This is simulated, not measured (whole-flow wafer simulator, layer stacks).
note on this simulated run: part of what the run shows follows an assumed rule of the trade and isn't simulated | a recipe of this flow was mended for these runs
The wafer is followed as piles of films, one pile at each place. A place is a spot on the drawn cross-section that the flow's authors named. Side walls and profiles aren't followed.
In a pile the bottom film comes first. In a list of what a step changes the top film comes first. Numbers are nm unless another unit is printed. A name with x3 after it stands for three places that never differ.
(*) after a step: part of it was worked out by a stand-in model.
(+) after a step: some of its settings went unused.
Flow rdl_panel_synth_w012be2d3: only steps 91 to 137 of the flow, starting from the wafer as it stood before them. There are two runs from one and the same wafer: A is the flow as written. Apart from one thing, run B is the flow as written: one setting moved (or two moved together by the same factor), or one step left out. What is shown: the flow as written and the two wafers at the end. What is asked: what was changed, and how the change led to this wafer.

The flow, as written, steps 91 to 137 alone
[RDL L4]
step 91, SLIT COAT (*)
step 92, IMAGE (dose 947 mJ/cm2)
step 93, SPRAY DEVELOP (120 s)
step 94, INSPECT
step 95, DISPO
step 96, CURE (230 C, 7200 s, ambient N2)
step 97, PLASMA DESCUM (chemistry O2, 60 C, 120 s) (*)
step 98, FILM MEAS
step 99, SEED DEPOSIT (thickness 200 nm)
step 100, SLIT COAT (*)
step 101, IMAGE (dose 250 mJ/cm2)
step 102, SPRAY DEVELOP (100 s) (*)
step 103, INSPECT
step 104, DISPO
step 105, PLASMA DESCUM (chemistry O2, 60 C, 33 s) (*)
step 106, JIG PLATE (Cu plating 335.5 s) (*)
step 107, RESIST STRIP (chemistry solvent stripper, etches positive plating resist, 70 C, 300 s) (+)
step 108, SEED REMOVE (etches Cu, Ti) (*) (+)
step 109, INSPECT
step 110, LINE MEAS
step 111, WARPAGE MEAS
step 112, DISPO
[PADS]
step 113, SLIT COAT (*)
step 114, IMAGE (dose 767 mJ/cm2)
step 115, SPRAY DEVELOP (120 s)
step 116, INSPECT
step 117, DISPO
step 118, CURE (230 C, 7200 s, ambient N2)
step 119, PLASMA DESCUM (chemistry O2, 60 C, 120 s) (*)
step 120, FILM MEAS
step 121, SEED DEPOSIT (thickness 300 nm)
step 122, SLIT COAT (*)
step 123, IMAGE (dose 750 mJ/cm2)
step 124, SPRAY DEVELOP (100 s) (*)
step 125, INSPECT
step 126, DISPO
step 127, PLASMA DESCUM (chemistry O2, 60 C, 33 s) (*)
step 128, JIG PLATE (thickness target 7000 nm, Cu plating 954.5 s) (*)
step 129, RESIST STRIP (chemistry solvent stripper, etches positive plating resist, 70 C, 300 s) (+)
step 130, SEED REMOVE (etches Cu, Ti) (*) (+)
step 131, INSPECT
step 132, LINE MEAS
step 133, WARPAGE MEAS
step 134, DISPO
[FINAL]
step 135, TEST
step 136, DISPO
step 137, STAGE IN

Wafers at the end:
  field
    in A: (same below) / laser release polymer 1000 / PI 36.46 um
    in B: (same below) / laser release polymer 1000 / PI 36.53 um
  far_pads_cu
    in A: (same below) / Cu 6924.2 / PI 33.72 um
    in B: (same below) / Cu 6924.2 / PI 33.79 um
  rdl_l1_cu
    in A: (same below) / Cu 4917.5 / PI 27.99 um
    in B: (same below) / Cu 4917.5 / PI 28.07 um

What caused this: step 106, JIG PLATE: Cu plating 362.3 s was run, though the flow has Cu plating 335.5 s.

The path from the change to this, step by step:
  step 106, JIG PLATE (Cu plating 335.5 s) (*)
      rdl_l4_cu, rdl_l4_land, rdl_l4_via, pads_land, pads_via: A Cu gains 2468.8 | B Cu gains 2666
  step 113, SLIT COAT (*)
      rdl_l4_space: A PI gains 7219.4 | B PI gains 7477.9
      rdl_l4_land: A PI gains 4480.6 (new film) | B PI gains 4650.3 (new film)
      (and at 2 other places as well)
  step 122, SLIT COAT (*)
      rdl_l1_rim: A ILINE-POS-THICK-GRADE-A gains 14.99 um (new film) | B ILINE-POS-THICK-GRADE-A gains 14.98 um (new film)
      rdl_l3_via: A ILINE-POS-THICK-GRADE-A gains 14.8 um (new film) | B ILINE-POS-THICK-GRADE-A gains 14.81 um (new film)
      (and at 8 other places as well)
  step 124, SPRAY DEVELOP (100 s) (*)
      pads_cu: A ILINE-POS-THICK-GRADE-A loses 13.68 um (all of it) | B ILINE-POS-THICK-GRADE-A loses 13.69 um (all of it)
      pads_land: A ILINE-POS-THICK-GRADE-A loses 13.11 um (all of it) | B ILINE-POS-THICK-GRADE-A loses 13.1 um (all of it)
      (and at 1 other place as well)
  step 129, RESIST STRIP (chemistry solvent stripper, etches positive plating resist, 70 C, 300 s) (+)
      rdl_l3_via: A ILINE-POS-THICK-GRADE-A loses 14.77 um (all of it) | B ILINE-POS-THICK-GRADE-A loses 14.78 um (all of it)
      rdl_l4_cu: A ILINE-POS-THICK-GRADE-A loses 15.09 um (all of it) | B ILINE-POS-THICK-GRADE-A loses 15.16 um (all of it)
      (and at 4 other places as well)
